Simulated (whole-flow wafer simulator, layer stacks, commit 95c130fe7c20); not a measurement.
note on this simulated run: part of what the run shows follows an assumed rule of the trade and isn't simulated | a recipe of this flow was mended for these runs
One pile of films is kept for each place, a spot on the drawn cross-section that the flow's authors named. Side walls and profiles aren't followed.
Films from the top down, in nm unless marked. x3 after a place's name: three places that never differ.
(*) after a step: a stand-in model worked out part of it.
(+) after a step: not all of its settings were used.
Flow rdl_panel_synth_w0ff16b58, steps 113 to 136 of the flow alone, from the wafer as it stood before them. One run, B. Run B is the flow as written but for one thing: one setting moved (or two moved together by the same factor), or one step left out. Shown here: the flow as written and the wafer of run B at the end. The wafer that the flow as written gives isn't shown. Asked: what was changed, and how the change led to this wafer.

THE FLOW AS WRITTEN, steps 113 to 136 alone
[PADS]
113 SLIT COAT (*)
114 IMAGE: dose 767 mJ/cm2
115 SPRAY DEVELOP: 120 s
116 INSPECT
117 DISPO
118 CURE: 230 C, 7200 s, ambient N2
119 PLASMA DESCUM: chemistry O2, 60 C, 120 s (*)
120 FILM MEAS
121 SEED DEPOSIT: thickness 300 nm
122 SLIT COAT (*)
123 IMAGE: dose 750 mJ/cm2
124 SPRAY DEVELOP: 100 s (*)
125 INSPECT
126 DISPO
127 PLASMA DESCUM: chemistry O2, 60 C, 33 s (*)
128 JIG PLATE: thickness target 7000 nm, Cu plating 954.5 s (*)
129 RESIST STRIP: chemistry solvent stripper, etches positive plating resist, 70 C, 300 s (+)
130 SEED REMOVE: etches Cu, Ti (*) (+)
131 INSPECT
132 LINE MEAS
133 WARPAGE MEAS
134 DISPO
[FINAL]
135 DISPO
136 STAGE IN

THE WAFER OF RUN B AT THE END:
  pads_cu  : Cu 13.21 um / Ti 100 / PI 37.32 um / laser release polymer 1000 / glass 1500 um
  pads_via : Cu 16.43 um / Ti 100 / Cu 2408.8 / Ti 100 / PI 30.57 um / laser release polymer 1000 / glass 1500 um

The cause: step 128, JIG PLATE: Cu plating 1807 s was run, where the flow has Cu plating 954.5 s.

How the change led to this, step by step:
  128 JIG PLATE: thickness target 7000 nm, Cu plating 954.5 s (*)
      pads_cu, pads_land: Cu +13.3 um (as written it would be: Cu +7023.8)
      pads_via: Cu +16.52 um (as written it would be: Cu +8307.4)
